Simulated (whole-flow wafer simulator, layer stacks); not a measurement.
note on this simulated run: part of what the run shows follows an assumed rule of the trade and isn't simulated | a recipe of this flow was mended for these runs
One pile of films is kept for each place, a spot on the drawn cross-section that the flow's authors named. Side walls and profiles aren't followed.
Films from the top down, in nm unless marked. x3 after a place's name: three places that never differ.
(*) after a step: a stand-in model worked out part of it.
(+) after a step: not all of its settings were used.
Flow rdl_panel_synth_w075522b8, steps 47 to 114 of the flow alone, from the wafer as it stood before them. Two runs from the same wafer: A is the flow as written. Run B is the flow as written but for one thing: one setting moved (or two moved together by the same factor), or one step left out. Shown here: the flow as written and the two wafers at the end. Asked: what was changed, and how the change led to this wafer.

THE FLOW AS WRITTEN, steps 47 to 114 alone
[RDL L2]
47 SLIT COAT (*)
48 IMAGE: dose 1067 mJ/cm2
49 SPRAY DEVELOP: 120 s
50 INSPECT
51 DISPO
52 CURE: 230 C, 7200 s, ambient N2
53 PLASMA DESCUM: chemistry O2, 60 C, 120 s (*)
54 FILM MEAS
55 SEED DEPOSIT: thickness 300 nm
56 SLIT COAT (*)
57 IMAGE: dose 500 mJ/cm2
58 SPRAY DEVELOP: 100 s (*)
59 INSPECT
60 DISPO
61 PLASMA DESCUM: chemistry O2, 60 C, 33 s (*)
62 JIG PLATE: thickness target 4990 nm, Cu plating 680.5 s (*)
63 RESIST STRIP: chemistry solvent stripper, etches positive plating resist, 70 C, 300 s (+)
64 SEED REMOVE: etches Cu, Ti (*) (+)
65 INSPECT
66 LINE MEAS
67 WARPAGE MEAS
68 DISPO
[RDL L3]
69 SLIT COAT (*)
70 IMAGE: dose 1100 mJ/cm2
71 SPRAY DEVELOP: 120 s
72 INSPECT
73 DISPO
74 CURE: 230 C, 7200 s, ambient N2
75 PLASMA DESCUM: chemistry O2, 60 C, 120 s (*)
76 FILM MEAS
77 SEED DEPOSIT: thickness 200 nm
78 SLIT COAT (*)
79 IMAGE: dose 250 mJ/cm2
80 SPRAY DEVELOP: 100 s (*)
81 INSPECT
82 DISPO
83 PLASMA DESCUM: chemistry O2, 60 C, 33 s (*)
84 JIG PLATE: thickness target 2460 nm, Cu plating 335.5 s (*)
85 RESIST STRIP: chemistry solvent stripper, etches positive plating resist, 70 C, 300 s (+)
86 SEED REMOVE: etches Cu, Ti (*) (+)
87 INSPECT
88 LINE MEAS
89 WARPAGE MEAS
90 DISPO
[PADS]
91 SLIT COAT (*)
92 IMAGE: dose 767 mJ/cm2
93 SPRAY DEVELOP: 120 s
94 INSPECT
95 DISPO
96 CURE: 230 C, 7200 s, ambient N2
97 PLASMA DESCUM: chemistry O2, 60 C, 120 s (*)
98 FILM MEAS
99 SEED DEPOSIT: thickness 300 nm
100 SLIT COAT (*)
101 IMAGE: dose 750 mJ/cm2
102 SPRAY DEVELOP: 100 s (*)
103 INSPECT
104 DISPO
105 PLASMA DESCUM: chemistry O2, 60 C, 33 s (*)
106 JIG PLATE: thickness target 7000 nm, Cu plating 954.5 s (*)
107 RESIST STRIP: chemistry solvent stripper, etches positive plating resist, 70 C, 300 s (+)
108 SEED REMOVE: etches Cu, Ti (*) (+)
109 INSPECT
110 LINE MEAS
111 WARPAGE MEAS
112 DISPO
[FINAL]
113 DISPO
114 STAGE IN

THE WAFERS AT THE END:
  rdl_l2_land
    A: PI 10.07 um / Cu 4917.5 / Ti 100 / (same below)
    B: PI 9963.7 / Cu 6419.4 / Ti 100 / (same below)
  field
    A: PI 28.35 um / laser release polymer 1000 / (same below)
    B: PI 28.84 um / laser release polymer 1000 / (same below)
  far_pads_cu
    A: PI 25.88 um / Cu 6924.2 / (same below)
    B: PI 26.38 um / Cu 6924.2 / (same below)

The cause: step 62, JIG PLATE: Cu plating 884.6 s was run, where the flow has Cu plating 680.5 s.

How the change led to this, step by step:
  62 JIG PLATE: thickness target 4990 nm, Cu plating 680.5 s (*)
      rdl_l2_cu, rdl_l2_land, rdl_l2_via, rdl_l2_rim, rdl_l3_land, rdl_l3_via: A Cu +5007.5 | B Cu +6509.4
  69 SLIT COAT (*)
      rdl_l3_cu, rdl_l3_space: A PI +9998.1 | B PI +11.19 um
      rdl_l1_rim: A PI +9339.9 | B PI +10.52 um
      (and at 14 more places)
  78 SLIT COAT (*)
      rdl_l2_space: A ILINE-POS-THICK-GRADE-A +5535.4 (new film) | B ILINE-POS-THICK-GRADE-A +5666.1 (new film)
      rdl_l1_rim: A ILINE-POS-THICK-GRADE-A +5099.6 (new film) | B ILINE-POS-THICK-GRADE-A +5212.8 (new film)
      (and at 3 more places)
  80 SPRAY DEVELOP: 100 s (*)
      rdl_l3_land: A ILINE-POS-THICK-GRADE-A -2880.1 (all of it) | B ILINE-POS-THICK-GRADE-A -2803.8 (all of it)
  85 RESIST STRIP: chemistry solvent stripper, etches positive plating resist, 70 C, 300 s (+)
      rdl_l2_space: A ILINE-POS-THICK-GRADE-A -5505.7 (all of it) | B ILINE-POS-THICK-GRADE-A -5636.4 (all of it)
      rdl_l1_rim: A ILINE-POS-THICK-GRADE-A -5069.9 (all of it) | B ILINE-POS-THICK-GRADE-A -5183.1 (all of it)
      (and at 2 more places)
  91 SLIT COAT (*)
      rdl_l2_via: A PI +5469 | B PI +5266.8
      rdl_l3_land: A PI +4074.9 (new film) | B PI +3991.7 (new film)
      (and at 1 more place)
  100 SLIT COAT (*)
      rdl_l1_land: A ILINE-POS-THICK-GRADE-A +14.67 um (new film) | B ILINE-POS-THICK-GRADE-A +14.68 um (new film)
      rdl_l1_via: A ILINE-POS-THICK-GRADE-A +14.7 um (new film) | B ILINE-POS-THICK-GRADE-A +14.71 um (new film)
      (and at 10 more places)
  107 RESIST STRIP: chemistry solvent stripper, etches positive plating resist, 70 C, 300 s (+)
      rdl_l1_land: A ILINE-POS-THICK-GRADE-A -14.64 um (all of it) | B ILINE-POS-THICK-GRADE-A -14.65 um (all of it)
      rdl_l2_cu: A ILINE-POS-THICK-GRADE-A -15.21 um (all of it) | B ILINE-POS-THICK-GRADE-A -15.26 um (all of it)
      (and at 9 more places)
